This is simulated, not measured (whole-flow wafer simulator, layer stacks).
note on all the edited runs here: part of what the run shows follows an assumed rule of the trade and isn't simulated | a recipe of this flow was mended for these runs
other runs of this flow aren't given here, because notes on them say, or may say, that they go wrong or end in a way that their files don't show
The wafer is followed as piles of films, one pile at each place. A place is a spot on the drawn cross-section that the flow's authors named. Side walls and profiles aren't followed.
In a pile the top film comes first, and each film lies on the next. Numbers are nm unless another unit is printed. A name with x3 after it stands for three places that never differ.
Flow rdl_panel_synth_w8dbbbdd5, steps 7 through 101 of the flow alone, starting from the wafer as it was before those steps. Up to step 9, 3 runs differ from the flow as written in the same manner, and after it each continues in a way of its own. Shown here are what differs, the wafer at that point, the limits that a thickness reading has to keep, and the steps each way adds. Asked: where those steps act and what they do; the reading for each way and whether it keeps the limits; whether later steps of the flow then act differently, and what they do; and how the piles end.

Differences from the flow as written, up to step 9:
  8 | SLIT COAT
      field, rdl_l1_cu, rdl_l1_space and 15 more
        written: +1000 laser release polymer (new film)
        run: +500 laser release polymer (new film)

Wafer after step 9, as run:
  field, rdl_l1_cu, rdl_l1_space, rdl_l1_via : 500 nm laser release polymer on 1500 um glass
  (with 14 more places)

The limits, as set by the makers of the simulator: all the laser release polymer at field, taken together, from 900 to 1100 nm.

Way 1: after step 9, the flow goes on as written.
  After step 9, the reading is 500 nm, outside the limits.
  None of the later steps of the flow acts differently than as written at any place that is followed.
  At field, rdl_l1_cu, rdl_l1_space and 15 more, the piles at the end differ from the flow's by more than 2% or 0.5 nm, whichever is larger.
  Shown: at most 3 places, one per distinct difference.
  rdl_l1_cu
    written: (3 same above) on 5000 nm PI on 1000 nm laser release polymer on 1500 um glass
    way: (3 same above) on 5000 nm PI on 500 nm laser release polymer on 1500 um glass
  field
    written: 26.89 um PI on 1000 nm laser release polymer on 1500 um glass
    way: 26.89 um PI on 500 nm laser release polymer on 1500 um glass
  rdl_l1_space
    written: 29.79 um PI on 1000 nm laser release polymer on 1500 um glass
    way: 29.79 um PI on 500 nm laser release polymer on 1500 um glass

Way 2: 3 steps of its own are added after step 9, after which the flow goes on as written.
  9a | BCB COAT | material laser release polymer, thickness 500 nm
      field, rdl_l1_cu, rdl_l1_space and 15 more
        +500 laser release polymer
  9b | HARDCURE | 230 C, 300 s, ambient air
      does not change any film at any place that is followed
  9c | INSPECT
      does not change any film at any place that is followed
  After step 9c, the reading is 1000 nm, within the limits.
  None of the later steps of the flow acts differently than as written at any place that is followed.
  At every place that both follow, the piles at the end match the flow's.

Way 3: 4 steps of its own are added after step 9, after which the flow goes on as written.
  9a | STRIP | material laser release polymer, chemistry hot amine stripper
      field, rdl_l1_cu, rdl_l1_space and 15 more
        -500 laser release polymer (all of it)
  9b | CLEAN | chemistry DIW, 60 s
      does not change any film at any place that is followed
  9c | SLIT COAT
      field, rdl_l1_cu, rdl_l1_space and 15 more
        +1000 laser release polymer (new film)
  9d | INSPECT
      does not change any film at any place that is followed
  After step 9d, the reading is 1000 nm, within the limits.
  None of the later steps of the flow acts differently than as written at any place that is followed.
  At every place that both follow, the piles at the end match the flow's.

The limits are kept by: way 2, way 3. They are not kept by: way 1.
